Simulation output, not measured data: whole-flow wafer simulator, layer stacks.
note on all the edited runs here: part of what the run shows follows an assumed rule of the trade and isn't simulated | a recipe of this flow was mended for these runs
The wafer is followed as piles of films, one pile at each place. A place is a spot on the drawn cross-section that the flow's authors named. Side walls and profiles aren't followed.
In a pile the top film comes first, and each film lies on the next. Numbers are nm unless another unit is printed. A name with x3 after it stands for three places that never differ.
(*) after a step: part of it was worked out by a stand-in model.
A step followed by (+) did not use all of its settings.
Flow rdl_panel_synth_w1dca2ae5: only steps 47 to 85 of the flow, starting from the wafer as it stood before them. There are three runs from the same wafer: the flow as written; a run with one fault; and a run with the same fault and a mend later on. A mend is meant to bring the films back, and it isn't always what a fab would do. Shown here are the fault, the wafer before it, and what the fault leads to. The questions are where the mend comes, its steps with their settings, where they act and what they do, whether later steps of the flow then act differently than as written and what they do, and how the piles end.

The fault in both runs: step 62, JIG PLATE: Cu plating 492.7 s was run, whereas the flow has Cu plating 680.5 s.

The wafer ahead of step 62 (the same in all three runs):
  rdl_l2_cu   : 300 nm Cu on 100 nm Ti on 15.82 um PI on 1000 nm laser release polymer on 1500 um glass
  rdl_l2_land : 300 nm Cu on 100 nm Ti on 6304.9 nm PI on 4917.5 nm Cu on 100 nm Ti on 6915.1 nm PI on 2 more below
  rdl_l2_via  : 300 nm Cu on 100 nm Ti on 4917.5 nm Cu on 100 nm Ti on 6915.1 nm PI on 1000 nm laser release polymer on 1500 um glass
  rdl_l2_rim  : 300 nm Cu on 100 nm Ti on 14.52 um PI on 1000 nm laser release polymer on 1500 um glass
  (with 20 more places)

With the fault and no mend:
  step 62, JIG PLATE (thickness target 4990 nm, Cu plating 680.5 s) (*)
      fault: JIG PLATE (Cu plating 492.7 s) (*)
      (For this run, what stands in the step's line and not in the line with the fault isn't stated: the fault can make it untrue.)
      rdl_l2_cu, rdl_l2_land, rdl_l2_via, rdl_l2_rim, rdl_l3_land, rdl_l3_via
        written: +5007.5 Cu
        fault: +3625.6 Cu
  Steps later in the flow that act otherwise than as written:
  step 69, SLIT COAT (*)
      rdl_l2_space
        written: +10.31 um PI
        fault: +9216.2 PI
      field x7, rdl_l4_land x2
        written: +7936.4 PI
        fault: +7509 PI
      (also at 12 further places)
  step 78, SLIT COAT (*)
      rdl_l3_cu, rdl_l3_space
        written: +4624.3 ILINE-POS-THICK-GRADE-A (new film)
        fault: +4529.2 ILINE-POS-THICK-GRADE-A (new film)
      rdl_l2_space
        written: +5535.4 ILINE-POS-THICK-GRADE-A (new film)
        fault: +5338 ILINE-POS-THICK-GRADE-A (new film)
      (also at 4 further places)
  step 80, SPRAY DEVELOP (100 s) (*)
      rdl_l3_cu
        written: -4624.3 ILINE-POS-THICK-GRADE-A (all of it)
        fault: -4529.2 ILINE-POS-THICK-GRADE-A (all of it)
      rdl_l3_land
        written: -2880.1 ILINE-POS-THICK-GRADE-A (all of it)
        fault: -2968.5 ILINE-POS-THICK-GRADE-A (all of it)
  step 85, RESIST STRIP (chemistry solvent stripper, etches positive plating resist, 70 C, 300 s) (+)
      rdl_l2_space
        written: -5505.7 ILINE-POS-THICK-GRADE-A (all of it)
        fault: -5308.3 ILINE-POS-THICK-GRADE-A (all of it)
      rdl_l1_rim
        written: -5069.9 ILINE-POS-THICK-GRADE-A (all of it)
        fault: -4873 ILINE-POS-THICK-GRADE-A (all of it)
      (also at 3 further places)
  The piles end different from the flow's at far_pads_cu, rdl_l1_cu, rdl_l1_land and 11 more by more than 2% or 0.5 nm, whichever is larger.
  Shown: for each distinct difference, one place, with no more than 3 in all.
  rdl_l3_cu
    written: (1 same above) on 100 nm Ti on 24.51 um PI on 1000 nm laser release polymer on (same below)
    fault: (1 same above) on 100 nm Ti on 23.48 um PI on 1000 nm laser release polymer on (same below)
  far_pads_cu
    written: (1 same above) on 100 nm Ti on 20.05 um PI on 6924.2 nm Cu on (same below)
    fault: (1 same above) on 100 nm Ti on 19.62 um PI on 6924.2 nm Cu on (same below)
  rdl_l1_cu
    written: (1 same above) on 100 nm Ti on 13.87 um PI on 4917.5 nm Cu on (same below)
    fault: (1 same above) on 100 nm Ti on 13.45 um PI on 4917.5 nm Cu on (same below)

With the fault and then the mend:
  After step 62 comes the mend.
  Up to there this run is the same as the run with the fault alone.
  step 62a, JIG PLATE (Cu plating 187.8 s) (*) (the flow's step 62 again, with other settings)
      rdl_l2_cu, rdl_l2_land, rdl_l2_via, rdl_l2_rim, rdl_l3_land, rdl_l3_via
        +1382 Cu
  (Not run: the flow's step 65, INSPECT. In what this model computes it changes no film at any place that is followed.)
  Later steps of the flow that are run all act as written at every place that is followed.
  At every place that both follow, the piles at the end match the flow's.
